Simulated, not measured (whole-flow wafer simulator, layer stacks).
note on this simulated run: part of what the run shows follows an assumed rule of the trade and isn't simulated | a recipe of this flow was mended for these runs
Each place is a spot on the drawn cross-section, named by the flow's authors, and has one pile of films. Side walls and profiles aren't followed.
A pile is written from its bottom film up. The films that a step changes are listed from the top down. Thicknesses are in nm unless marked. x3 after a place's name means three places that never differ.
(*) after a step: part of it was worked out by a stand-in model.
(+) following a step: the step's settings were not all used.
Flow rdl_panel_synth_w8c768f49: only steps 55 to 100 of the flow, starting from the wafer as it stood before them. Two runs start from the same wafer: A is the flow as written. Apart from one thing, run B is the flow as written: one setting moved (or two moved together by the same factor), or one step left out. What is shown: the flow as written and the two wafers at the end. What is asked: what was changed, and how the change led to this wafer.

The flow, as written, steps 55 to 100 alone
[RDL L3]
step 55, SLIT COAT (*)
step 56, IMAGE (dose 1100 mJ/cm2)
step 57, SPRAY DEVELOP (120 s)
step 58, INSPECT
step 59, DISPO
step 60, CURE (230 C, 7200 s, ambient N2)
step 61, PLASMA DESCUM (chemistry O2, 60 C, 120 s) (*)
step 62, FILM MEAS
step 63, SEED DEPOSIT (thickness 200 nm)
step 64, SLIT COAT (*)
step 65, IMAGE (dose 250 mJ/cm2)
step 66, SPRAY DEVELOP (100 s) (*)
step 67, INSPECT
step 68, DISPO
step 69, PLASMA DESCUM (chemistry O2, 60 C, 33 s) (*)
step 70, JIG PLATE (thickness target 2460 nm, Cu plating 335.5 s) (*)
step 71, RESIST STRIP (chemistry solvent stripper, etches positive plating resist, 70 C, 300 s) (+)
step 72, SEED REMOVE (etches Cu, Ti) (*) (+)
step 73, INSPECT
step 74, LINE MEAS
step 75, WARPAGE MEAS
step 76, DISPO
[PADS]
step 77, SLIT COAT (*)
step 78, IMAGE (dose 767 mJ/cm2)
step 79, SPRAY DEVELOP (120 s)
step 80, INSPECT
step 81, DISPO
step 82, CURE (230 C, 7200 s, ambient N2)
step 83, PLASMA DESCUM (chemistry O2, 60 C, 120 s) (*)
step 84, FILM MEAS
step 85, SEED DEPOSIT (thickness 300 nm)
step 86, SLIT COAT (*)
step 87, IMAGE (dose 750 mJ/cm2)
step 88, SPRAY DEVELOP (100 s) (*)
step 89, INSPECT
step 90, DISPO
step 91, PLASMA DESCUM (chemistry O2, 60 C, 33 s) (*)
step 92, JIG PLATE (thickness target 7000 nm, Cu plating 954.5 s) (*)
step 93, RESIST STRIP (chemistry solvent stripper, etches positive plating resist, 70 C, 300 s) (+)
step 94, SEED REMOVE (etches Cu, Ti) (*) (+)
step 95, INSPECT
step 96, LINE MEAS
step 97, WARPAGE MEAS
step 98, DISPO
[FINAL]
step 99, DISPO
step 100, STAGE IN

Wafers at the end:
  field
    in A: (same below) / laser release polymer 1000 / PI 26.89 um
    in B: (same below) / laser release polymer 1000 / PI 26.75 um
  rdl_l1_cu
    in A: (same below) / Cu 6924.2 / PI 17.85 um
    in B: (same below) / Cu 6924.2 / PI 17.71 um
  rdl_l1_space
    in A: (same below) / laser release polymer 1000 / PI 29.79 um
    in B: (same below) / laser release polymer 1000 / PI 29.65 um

Cause: step 70, JIG PLATE: Cu plating 285.2 s was run, though the flow has Cu plating 335.5 s.

Step by step, how the change led to this:
  step 70, JIG PLATE (thickness target 2460 nm, Cu plating 335.5 s) (*)
      rdl_l3_cu, rdl_l3_land, rdl_l3_via, pads_land, pads_via: A Cu gains 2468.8 | B Cu gains 2098.7
  step 77, SLIT COAT (*)
      field: A PI gains 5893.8 | B PI gains 5755.7
      rdl_l1_cu: A PI gains 5773.5 | B PI gains 5636.3
      (also at 13 further places)
  step 86, SLIT COAT (*)
      rdl_l2_space: A ILINE-POS-THICK-GRADE-A gains 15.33 um (new film) | B ILINE-POS-THICK-GRADE-A gains 15.34 um (new film)
      rdl_l3_cu: A ILINE-POS-THICK-GRADE-A gains 15.28 um (new film) | B ILINE-POS-THICK-GRADE-A gains 15.17 um (new film)
      (also at 8 further places)
  step 88, SPRAY DEVELOP (100 s) (*)
      pads_cu: A ILINE-POS-THICK-GRADE-A loses 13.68 um (all of it) | B ILINE-POS-THICK-GRADE-A loses 13.66 um (all of it)
      pads_land: A ILINE-POS-THICK-GRADE-A loses 13.11 um (all of it) | B ILINE-POS-THICK-GRADE-A loses 13.14 um (all of it)
      (also at 1 further place)
  step 93, RESIST STRIP (chemistry solvent stripper, etches positive plating resist, 70 C, 300 s) (+)
      rdl_l2_space: A ILINE-POS-THICK-GRADE-A loses 15.3 um (all of it) | B ILINE-POS-THICK-GRADE-A loses 15.31 um (all of it)
      rdl_l3_cu: A ILINE-POS-THICK-GRADE-A loses 15.25 um (all of it) | B ILINE-POS-THICK-GRADE-A loses 15.14 um (all of it)
      (also at 5 further places)
